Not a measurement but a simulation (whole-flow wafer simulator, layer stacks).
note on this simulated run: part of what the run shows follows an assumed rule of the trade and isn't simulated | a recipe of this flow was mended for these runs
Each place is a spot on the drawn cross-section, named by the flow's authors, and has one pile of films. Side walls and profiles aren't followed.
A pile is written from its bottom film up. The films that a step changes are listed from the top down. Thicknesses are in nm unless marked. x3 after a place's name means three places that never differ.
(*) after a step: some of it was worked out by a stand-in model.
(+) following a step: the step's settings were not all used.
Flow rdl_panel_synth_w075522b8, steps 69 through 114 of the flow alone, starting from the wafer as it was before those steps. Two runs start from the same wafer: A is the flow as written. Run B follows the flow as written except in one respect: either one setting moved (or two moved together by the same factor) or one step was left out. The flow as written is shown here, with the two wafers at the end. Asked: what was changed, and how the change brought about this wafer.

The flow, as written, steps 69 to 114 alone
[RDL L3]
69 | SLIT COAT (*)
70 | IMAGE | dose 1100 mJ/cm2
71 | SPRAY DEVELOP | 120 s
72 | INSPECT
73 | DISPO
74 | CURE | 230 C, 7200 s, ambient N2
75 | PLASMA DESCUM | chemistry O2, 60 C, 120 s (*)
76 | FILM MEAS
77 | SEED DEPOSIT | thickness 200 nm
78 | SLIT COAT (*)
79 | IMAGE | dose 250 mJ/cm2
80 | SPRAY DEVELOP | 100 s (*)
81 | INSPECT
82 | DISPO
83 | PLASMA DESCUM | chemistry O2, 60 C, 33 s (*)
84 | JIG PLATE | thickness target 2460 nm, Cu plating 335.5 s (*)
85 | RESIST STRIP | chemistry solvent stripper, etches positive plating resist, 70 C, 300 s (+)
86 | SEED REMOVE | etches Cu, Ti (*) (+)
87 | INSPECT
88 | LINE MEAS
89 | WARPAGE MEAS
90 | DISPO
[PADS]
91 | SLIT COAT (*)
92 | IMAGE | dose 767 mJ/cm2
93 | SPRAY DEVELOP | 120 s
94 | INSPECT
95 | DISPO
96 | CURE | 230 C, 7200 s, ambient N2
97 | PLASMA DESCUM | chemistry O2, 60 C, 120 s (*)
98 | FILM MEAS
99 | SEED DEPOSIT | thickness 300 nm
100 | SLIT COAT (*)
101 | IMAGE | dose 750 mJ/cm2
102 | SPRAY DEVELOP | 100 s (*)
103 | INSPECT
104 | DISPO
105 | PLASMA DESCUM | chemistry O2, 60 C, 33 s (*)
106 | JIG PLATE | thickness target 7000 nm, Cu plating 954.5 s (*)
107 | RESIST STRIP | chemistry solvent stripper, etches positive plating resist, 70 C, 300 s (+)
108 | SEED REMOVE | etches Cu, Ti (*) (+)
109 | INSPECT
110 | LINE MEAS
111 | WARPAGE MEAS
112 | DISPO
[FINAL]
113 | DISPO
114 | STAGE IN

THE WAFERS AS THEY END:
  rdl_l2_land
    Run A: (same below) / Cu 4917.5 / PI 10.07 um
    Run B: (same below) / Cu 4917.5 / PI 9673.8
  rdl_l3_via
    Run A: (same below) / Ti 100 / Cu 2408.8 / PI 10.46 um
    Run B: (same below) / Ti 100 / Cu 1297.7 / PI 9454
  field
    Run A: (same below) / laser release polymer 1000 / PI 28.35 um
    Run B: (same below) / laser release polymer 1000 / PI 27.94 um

Cause: step 84, JIG PLATE: Cu plating 184.5 s was run, while the flow as written has Cu plating 335.5 s.

The path from the change to this, step by step:
  84 | JIG PLATE | thickness target 2460 nm, Cu plating 335.5 s (*)
      rdl_l3_cu, rdl_l3_land, rdl_l3_via, pads_land, pads_via: A Cu gains 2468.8 | B Cu gains 1357.7
  91 | SLIT COAT (*)
      rdl_l3_via: A PI gains 10.46 um (new film) | B PI gains 9454 (new film)
      field: A PI gains 5893.8 | B PI gains 5485.9
      (also at 16 further places)
  100 | SLIT COAT (*)
      far_pads_cu: A ILINE-POS-THICK-GRADE-A gains 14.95 um (new film) | B ILINE-POS-THICK-GRADE-A gains 14.94 um (new film)
      rdl_l1_space: A ILINE-POS-THICK-GRADE-A gains 15.28 um (new film) | B ILINE-POS-THICK-GRADE-A gains 15.29 um (new film)
      (also at 12 further places)
  102 | SPRAY DEVELOP | 100 s (*)
      pads_cu: A ILINE-POS-THICK-GRADE-A loses 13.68 um (all of it) | B ILINE-POS-THICK-GRADE-A loses 13.62 um (all of it)
      pads_land: A ILINE-POS-THICK-GRADE-A loses 13.11 um (all of it) | B ILINE-POS-THICK-GRADE-A loses 13.21 um (all of it)
      (also at 1 further place)
  107 | RESIST STRIP | chemistry solvent stripper, etches positive plating resist, 70 C, 300 s (+)
      rdl_l1_space: A ILINE-POS-THICK-GRADE-A loses 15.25 um (all of it) | B ILINE-POS-THICK-GRADE-A loses 15.26 um (all of it)
      rdl_l1_via: A ILINE-POS-THICK-GRADE-A loses 14.68 um (all of it) | B ILINE-POS-THICK-GRADE-A loses 14.67 um (all of it)
      (also at 9 further places)
